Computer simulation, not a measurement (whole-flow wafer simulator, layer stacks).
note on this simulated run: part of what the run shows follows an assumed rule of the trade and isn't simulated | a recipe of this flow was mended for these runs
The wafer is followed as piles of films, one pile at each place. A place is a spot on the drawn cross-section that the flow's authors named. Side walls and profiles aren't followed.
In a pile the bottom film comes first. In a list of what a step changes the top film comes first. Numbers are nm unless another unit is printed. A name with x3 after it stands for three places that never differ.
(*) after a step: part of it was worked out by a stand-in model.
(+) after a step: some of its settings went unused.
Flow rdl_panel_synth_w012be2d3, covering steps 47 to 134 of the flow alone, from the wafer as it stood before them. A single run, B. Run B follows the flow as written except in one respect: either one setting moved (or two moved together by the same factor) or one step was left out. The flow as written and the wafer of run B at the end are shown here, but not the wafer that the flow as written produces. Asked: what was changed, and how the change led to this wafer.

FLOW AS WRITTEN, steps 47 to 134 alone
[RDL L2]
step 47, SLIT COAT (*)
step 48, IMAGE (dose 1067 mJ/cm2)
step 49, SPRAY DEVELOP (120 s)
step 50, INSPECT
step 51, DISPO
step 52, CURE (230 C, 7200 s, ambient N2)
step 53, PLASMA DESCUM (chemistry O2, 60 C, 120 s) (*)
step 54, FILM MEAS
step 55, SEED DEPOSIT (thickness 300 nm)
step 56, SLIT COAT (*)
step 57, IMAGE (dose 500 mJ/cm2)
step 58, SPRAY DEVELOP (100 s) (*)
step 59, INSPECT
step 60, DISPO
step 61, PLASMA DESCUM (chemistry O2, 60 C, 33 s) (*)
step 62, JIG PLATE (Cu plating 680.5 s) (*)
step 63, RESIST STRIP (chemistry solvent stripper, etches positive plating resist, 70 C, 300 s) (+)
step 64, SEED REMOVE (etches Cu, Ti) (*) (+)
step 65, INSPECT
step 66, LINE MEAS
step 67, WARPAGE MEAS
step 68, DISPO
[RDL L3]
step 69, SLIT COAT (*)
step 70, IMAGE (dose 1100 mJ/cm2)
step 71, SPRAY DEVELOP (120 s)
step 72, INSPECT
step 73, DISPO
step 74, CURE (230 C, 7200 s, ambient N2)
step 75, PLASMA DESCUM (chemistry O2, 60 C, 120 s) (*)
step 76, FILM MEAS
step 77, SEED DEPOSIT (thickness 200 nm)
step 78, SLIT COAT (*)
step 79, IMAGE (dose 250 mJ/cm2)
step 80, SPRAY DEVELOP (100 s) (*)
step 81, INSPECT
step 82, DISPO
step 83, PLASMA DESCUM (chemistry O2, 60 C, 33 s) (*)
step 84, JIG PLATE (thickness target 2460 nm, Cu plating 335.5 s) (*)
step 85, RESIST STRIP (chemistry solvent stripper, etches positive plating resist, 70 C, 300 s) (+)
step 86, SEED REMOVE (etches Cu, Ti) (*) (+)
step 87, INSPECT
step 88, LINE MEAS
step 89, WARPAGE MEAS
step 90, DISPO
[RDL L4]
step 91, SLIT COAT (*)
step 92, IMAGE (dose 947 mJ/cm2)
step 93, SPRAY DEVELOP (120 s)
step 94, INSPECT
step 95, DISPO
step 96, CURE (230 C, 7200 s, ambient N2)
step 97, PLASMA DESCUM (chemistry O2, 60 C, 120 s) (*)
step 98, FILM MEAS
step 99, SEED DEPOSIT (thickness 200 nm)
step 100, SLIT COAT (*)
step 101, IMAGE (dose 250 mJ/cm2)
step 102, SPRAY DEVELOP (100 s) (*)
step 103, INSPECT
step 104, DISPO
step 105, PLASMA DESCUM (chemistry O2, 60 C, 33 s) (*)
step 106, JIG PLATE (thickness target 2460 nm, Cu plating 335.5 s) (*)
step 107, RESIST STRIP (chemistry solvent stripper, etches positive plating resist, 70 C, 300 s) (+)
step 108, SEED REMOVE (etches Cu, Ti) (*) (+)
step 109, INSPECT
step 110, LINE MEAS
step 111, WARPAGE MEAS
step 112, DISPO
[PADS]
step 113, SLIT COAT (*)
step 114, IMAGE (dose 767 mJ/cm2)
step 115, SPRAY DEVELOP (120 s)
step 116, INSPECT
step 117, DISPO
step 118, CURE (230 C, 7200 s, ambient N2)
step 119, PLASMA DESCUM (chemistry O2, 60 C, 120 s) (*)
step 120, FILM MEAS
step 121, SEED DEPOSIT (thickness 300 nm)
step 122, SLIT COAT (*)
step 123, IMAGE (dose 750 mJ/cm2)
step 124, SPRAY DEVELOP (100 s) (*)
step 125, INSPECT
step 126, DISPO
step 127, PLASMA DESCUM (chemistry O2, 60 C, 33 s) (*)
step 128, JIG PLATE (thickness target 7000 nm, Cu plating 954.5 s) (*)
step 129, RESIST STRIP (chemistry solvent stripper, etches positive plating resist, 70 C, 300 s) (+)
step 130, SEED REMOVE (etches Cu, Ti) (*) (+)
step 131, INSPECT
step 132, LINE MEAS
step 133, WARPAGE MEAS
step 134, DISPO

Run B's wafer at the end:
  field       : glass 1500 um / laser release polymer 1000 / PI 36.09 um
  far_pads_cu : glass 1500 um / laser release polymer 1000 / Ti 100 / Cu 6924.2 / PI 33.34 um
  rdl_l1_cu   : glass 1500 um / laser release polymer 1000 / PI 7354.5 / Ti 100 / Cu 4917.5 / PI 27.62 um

The reason: step 62, JIG PLATE: Cu plating 517.2 s was run, while the flow as written has Cu plating 680.5 s.

Step by step, how the change led to this:
  step 62, JIG PLATE (Cu plating 680.5 s) (*)
      rdl_l2_cu, rdl_l2_land, rdl_l2_via, rdl_l2_rim, rdl_l3_land, rdl_l3_via: Cu gains 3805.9 (as written it would have been: Cu gains 5007.5)
  step 69, SLIT COAT (*)
      rdl_l2_space: PI gains 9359 (as written it would have been: PI gains 10.31 um)
      field, rdl_l4_cu, rdl_l4_space and 6 more: PI gains 7563.3 (as written it would have been: PI gains 7936.4)
      (as well as at 12 more places)
  step 78, SLIT COAT (*)
      rdl_l2_space: ILINE-POS-THICK-GRADE-A gains 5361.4 (new film) (as written it would have been: ILINE-POS-THICK-GRADE-A gains 5535.4 (new film))
      rdl_l1_rim: ILINE-POS-THICK-GRADE-A gains 4927.5 (new film) (as written it would have been: ILINE-POS-THICK-GRADE-A gains 5099.6 (new film))
      (as well as at 3 more places)
  step 80, SPRAY DEVELOP (100 s) (*)
      rdl_l3_land: ILINE-POS-THICK-GRADE-A loses 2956 (all of it) (as written it would have been: ILINE-POS-THICK-GRADE-A loses 2880.1 (all of it))
  step 85, RESIST STRIP (chemistry solvent stripper, etches positive plating resist, 70 C, 300 s) (+)
      rdl_l2_space: ILINE-POS-THICK-GRADE-A loses 5331.7 (all of it) (as written it would have been: ILINE-POS-THICK-GRADE-A loses 5505.7 (all of it))
      rdl_l1_rim: ILINE-POS-THICK-GRADE-A loses 4897.8 (all of it) (as written it would have been: ILINE-POS-THICK-GRADE-A loses 5069.9 (all of it))
      (as well as at 2 more places)
  step 91, SLIT COAT (*)
      rdl_l1_rim: PI gains 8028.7 (as written it would have been: PI gains 8215.5)
      rdl_l2_via: PI gains 8008.3 (as written it would have been: PI gains 7647.3)
      (as well as at 2 more places)
  step 100, SLIT COAT (*)
      rdl_l2_via: ILINE-POS-THICK-GRADE-A gains 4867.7 (new film) (as written it would have been: ILINE-POS-THICK-GRADE-A gains 4724.8 (new film))
  step 107, RESIST STRIP (chemistry solvent stripper, etches positive plating resist, 70 C, 300 s) (+)
      rdl_l2_via: ILINE-POS-THICK-GRADE-A loses 4838 (all of it) (as written it would have been: ILINE-POS-THICK-GRADE-A loses 4695.1 (all of it))
  step 113, SLIT COAT (*)
      rdl_l2_via: PI gains 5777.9 (as written it would have been: PI gains 5647.6)
  step 122, SLIT COAT (*)
      rdl_l1_land: ILINE-POS-THICK-GRADE-A gains 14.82 um (new film) (as written it would have been: ILINE-POS-THICK-GRADE-A gains 14.83 um (new film))
      rdl_l2_cu: ILINE-POS-THICK-GRADE-A gains 15.08 um (new film) (as written it would have been: ILINE-POS-THICK-GRADE-A gains 15.12 um (new film))
      (as well as at 8 more places)
  step 129, RESIST STRIP (chemistry solvent stripper, etches positive plating resist, 70 C, 300 s) (+)
      rdl_l2_cu, rdl_l2_space: ILINE-POS-THICK-GRADE-A loses 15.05 um (all of it) (as written it would have been: ILINE-POS-THICK-GRADE-A loses 15.09 um (all of it))
      rdl_l1_land: ILINE-POS-THICK-GRADE-A loses 14.79 um (all of it) (as written it would have been: ILINE-POS-THICK-GRADE-A loses 14.8 um (all of it))
      (as well as at 7 more places)
